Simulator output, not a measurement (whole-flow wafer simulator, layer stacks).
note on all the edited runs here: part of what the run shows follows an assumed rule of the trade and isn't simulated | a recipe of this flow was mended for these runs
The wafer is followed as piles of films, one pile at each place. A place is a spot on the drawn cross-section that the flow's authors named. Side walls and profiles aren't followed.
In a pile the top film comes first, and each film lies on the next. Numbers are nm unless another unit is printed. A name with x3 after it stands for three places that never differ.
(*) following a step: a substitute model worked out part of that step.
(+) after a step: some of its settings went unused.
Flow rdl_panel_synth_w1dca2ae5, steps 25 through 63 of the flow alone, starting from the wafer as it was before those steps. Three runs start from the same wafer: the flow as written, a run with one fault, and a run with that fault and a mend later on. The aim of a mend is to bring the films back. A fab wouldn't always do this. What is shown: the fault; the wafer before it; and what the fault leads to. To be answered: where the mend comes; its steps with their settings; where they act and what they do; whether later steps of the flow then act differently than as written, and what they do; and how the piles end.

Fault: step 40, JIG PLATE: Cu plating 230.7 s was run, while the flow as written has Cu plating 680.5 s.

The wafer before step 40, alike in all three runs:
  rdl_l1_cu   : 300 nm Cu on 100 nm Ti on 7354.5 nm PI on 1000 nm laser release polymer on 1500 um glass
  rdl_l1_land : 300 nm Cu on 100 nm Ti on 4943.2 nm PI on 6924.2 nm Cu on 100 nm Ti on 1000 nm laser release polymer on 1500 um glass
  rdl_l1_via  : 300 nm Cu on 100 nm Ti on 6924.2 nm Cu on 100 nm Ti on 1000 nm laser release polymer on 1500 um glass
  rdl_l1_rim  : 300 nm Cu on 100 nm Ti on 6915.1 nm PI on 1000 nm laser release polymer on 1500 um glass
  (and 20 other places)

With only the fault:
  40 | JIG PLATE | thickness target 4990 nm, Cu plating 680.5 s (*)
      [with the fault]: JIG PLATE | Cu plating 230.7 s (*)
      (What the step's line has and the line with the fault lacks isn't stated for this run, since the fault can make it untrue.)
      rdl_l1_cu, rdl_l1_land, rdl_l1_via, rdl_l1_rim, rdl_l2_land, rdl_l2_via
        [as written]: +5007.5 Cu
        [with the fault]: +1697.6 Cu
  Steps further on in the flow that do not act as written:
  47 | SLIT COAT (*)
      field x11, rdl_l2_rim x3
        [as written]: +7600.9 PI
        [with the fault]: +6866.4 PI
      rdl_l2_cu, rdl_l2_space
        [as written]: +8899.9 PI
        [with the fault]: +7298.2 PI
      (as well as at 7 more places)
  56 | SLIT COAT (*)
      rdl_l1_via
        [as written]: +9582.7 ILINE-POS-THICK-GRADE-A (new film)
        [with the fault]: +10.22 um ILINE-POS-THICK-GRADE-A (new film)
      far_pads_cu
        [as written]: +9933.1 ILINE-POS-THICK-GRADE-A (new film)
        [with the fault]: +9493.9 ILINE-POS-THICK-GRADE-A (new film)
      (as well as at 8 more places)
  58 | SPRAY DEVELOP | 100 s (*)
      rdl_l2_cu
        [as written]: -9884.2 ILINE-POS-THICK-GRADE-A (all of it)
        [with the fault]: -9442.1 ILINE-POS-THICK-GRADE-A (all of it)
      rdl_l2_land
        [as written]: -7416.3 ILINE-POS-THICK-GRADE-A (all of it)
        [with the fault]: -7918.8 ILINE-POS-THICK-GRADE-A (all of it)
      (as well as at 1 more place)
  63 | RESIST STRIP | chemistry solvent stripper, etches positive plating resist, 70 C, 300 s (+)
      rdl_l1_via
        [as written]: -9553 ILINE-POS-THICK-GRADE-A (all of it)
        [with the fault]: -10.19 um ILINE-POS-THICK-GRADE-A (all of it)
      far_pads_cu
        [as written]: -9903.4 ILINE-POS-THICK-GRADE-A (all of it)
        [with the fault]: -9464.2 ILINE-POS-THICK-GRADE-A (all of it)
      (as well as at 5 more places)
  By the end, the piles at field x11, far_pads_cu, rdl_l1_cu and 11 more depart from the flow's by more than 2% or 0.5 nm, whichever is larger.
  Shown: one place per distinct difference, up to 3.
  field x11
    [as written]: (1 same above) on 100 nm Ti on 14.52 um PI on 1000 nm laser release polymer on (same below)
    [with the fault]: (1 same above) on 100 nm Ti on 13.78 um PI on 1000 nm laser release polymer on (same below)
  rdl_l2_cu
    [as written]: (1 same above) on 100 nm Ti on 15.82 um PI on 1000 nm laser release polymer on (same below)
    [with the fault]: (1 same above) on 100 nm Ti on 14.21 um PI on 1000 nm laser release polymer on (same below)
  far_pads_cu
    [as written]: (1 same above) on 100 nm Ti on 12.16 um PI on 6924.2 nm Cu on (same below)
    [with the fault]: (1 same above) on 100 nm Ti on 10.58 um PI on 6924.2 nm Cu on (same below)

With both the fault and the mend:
  After step 40 comes the mend.
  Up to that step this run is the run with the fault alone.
  40a | JIG PLATE | Cu plating 449.8 s (*) (the flow's step 40 again, with other settings)
      rdl_l1_cu, rdl_l1_land, rdl_l1_via, rdl_l1_rim, rdl_l2_land, rdl_l2_via
        +3309.9 Cu
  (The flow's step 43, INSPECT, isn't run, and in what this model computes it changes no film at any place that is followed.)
  Every later step of the flow that is run acts as written at every place that is followed.
  At every place that both follow, the piles at the end match the flow's.
